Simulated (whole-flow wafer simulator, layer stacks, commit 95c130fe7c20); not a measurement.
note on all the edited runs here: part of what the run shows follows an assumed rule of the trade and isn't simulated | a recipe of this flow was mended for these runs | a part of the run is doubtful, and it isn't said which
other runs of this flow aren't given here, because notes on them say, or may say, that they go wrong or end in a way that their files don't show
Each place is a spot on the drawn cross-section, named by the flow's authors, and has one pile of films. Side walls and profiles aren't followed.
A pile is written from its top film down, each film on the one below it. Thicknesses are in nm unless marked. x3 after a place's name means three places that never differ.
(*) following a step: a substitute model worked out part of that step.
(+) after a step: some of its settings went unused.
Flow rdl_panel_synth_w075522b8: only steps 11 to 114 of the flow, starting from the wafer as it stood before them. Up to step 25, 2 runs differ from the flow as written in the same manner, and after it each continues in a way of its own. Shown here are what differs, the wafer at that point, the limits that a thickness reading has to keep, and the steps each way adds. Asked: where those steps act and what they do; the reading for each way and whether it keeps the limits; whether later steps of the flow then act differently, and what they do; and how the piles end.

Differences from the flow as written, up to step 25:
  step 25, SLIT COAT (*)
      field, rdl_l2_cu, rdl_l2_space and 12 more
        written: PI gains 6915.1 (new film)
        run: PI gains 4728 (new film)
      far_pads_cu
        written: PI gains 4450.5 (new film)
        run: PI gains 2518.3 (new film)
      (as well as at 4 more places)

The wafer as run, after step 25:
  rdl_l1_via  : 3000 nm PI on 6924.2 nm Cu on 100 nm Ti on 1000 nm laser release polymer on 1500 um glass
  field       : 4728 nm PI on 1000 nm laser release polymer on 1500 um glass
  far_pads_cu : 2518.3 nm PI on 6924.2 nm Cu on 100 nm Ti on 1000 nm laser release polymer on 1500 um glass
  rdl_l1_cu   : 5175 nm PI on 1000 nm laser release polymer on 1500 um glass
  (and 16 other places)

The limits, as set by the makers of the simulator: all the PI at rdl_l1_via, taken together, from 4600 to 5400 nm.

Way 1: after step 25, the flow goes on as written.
  The reading taken after step 25 is 3000 nm, which is outside the limits.
  Steps further on in the flow that do not act as written:
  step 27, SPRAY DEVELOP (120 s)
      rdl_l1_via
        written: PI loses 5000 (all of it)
        way: PI loses 3000 (all of it)
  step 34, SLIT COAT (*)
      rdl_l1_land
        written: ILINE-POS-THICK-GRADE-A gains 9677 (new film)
        way: ILINE-POS-THICK-GRADE-A gains 10.03 um (new film)
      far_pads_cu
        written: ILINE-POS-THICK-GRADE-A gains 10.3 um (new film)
        way: ILINE-POS-THICK-GRADE-A gains 10.37 um (new film)
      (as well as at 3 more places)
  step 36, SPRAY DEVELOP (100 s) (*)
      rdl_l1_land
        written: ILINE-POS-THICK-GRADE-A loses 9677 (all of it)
        way: ILINE-POS-THICK-GRADE-A loses 10.03 um (all of it)
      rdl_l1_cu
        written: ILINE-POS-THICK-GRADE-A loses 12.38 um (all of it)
        way: ILINE-POS-THICK-GRADE-A loses 12.5 um (all of it)
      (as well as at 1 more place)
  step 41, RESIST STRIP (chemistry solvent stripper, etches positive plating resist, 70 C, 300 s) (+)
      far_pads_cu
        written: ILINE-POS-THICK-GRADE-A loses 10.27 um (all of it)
        way: ILINE-POS-THICK-GRADE-A loses 10.34 um (all of it)
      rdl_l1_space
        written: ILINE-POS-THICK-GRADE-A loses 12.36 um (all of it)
        way: ILINE-POS-THICK-GRADE-A loses 12.46 um (all of it)
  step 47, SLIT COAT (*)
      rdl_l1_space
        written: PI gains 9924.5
        way: PI gains 10.08 um
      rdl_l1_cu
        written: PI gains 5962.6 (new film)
        way: PI gains 6110.1 (new film)
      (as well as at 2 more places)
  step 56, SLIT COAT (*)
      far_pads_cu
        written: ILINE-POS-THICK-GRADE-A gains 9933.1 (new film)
        way: ILINE-POS-THICK-GRADE-A gains 10.01 um (new film)
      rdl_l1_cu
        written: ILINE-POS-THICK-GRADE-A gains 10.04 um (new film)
        way: ILINE-POS-THICK-GRADE-A gains 10.17 um (new film)
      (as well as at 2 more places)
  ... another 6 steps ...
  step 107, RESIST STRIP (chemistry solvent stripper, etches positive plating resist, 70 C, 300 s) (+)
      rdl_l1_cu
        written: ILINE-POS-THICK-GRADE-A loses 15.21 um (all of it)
        way: ILINE-POS-THICK-GRADE-A loses 15.27 um (all of it)
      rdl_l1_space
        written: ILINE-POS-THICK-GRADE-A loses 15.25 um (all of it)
        way: ILINE-POS-THICK-GRADE-A loses 15.34 um (all of it)
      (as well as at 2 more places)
  At field, far_pads_cu, rdl_l1_cu and 17 more, the piles at the end differ from the flow's by more than 2% or 0.5 nm, whichever is larger.
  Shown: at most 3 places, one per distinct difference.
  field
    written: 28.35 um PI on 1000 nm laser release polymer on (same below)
    way: 26.16 um PI on 1000 nm laser release polymer on (same below)
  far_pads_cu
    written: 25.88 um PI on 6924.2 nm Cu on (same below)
    way: 23.86 um PI on 6924.2 nm Cu on (same below)
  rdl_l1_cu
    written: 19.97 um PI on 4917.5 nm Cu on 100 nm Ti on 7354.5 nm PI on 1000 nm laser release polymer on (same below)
    way: 20.01 um PI on 4917.5 nm Cu on 100 nm Ti on 5175 nm PI on 1000 nm laser release polymer on (same below)

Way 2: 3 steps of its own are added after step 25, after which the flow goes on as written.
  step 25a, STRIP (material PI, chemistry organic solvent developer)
      field, rdl_l2_cu, rdl_l2_space and 12 more
        PI loses 4728 (all of it)
      far_pads_cu
        PI loses 2518.3 (all of it)
      rdl_l1_cu
        PI loses 5175 (all of it)
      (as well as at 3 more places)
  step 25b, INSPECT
      alters no film at any place that is followed
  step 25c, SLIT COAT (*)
      field, rdl_l2_cu, rdl_l2_space and 12 more
        PI gains 6915.1 (new film)
      far_pads_cu
        PI gains 4450.5 (new film)
      rdl_l1_cu
        PI gains 7354.5 (new film)
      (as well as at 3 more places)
  The reading taken after step 25c is 5000 nm, which is within the limits.
  Every later step of the flow that is run acts as written at every place that is followed.
  At every place that both follow, the piles at the end match the flow's.

The limits are kept by: way 2. They are not kept by: way 1.
